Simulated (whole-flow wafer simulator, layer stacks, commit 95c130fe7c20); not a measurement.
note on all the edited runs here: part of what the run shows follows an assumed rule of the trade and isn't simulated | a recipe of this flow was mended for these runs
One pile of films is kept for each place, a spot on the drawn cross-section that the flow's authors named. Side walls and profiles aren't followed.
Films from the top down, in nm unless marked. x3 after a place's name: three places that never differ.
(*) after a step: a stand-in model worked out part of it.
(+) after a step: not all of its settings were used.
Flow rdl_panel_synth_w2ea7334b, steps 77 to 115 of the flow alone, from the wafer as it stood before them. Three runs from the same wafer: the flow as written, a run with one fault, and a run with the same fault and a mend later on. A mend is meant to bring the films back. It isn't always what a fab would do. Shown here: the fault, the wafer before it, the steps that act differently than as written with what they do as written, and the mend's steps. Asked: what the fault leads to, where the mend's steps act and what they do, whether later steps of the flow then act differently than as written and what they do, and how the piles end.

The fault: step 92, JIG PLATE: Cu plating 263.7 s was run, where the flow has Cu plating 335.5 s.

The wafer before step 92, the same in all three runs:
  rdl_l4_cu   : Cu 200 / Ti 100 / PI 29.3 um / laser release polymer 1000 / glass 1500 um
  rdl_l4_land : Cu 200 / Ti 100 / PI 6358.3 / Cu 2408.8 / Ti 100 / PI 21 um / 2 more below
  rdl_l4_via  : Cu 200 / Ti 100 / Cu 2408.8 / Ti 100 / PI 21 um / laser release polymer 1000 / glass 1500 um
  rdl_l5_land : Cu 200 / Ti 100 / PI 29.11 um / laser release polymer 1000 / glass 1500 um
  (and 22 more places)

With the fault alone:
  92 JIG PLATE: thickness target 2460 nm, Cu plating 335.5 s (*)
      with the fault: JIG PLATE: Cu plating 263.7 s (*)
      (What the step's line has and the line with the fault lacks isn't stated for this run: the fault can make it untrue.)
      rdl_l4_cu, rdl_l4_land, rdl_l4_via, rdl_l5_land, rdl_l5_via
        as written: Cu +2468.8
        with the fault: Cu +1940.5
  Later steps of the flow that act differently than as written (1 more step differs only slightly, by at most 2% or 0.5 nm, whichever is larger, and isn't shown):
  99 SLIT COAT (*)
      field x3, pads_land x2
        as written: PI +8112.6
        with the fault: PI +7752.3
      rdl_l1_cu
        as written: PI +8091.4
        with the fault: PI +7731.4
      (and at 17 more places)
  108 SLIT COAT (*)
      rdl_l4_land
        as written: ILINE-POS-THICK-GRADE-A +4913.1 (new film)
        with the fault: ILINE-POS-THICK-GRADE-A +5045.9 (new film)
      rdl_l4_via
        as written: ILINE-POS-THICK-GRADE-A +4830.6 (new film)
        with the fault: ILINE-POS-THICK-GRADE-A +5011 (new film)
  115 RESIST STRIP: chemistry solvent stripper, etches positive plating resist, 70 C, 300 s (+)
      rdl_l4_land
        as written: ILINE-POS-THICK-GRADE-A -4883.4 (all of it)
        with the fault: ILINE-POS-THICK-GRADE-A -5016.2 (all of it)
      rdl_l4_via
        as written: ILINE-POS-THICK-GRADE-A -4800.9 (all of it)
        with the fault: ILINE-POS-THICK-GRADE-A -4981.3 (all of it)
  At the end the piles differ from the flow's by more than 2% or 0.5 nm, whichever is larger, at rdl_l3_cu, rdl_l3_land, rdl_l4_cu, rdl_l4_land, rdl_l4_via, rdl_l5_land, rdl_l5_via.
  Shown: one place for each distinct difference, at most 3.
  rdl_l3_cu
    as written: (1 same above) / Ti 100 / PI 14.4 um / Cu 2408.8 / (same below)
    with the fault: (1 same above) / Ti 100 / PI 14.04 um / Cu 2408.8 / (same below)
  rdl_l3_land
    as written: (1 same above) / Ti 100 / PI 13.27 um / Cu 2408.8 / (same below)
    with the fault: (1 same above) / Ti 100 / PI 12.91 um / Cu 2408.8 / (same below)
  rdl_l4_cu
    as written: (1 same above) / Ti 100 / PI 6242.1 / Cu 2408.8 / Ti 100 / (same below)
    with the fault: (1 same above) / Ti 100 / PI 6257.3 / Cu 1880.5 / Ti 100 / (same below)

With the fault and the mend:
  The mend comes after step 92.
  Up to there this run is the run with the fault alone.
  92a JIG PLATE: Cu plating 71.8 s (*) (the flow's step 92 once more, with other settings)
      rdl_l4_cu, rdl_l4_land, rdl_l4_via, rdl_l5_land, rdl_l5_via
        Cu +528.3
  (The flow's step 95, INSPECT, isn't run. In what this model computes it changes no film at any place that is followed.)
  No later step of the flow acts differently than as written at any place that is followed.
  At the end the piles are the same as the flow's at every place that both follow.
